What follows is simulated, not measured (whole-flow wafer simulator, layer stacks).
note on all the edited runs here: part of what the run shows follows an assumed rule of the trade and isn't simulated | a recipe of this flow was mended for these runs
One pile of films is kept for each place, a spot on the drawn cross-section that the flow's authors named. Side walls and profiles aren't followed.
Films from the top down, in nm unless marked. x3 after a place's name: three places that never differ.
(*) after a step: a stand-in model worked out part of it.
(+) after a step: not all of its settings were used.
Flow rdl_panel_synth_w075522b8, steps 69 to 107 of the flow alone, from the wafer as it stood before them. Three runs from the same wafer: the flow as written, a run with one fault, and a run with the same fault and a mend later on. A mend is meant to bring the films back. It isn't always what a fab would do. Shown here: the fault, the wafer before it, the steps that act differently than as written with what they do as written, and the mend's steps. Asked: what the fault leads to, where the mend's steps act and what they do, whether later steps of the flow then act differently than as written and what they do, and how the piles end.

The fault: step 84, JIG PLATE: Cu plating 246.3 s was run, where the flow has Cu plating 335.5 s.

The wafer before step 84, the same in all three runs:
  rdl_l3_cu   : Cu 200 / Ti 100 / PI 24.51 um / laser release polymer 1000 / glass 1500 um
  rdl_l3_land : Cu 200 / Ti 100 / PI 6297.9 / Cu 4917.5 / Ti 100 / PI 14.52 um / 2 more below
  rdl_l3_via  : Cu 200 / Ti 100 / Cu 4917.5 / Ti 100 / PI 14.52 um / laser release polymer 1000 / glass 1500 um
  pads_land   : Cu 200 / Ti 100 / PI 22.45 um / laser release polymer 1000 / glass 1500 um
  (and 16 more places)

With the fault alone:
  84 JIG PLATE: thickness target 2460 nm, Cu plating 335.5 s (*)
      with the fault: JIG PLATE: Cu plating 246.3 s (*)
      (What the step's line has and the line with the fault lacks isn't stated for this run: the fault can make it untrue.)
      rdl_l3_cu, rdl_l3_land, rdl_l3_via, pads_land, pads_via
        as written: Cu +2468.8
        with the fault: Cu +1812.4
  Later steps of the flow that act differently than as written (1 more step differs only slightly, by at most 2% or 0.5 nm, whichever is larger, and isn't shown):
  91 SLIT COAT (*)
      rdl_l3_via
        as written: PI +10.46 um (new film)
        with the fault: PI +9863.5 (new film)
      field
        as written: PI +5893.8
        with the fault: PI +5650.5
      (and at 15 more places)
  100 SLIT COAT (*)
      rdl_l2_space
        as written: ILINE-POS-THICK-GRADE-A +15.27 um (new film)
        with the fault: ILINE-POS-THICK-GRADE-A +15.28 um (new film)
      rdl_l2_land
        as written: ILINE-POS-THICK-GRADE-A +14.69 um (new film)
        with the fault: ILINE-POS-THICK-GRADE-A +14.68 um (new film)
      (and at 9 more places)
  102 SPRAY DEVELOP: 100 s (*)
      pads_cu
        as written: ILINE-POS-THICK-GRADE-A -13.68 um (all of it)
        with the fault: ILINE-POS-THICK-GRADE-A -13.65 um (all of it)
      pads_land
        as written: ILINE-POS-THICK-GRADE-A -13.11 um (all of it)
        with the fault: ILINE-POS-THICK-GRADE-A -13.17 um (all of it)
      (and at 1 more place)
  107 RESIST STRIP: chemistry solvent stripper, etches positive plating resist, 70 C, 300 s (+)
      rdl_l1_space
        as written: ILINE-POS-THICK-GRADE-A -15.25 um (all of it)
        with the fault: ILINE-POS-THICK-GRADE-A -15.26 um (all of it)
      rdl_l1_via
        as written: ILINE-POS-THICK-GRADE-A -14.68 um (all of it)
        with the fault: ILINE-POS-THICK-GRADE-A -14.67 um (all of it)
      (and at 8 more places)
  At the end the piles differ from the flow's by more than 2% or 0.5 nm, whichever is larger, at rdl_l2_cu, rdl_l2_land, rdl_l3_cu and 6 more.
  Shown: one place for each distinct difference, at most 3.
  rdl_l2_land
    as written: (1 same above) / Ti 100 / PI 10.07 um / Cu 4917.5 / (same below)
    with the fault: (1 same above) / Ti 100 / PI 9832.6 / Cu 4917.5 / (same below)
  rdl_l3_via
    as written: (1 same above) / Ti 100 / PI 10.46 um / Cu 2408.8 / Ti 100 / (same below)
    with the fault: (1 same above) / Ti 100 / PI 9863.5 / Cu 1752.4 / Ti 100 / (same below)
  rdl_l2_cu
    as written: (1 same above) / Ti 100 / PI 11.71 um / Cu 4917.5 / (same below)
    with the fault: (1 same above) / Ti 100 / PI 11.47 um / Cu 4917.5 / (same below)

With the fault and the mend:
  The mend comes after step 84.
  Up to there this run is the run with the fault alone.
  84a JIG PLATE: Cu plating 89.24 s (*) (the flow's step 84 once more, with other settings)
      rdl_l3_cu, rdl_l3_land, rdl_l3_via, pads_land, pads_via
        Cu +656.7
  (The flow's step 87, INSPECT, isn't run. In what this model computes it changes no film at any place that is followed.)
  Later steps of the flow that act differently than as written:
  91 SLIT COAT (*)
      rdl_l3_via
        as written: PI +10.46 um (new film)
        with the mend: PI +10.47 um (new film)
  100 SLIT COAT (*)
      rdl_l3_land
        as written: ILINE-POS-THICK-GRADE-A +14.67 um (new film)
        with the mend: ILINE-POS-THICK-GRADE-A +14.66 um (new film)
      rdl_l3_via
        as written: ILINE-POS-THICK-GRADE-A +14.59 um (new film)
        with the mend: ILINE-POS-THICK-GRADE-A +14.58 um (new film)
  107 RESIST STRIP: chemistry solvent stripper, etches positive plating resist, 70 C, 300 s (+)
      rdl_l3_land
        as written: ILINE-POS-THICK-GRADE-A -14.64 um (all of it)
        with the mend: ILINE-POS-THICK-GRADE-A -14.63 um (all of it)
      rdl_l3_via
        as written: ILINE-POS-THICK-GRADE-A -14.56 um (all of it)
        with the mend: ILINE-POS-THICK-GRADE-A -14.55 um (all of it)
  At the end the piles differ from the flow's only slightly at the places that both follow, by at most 2% or 0.5 nm, whichever is larger.
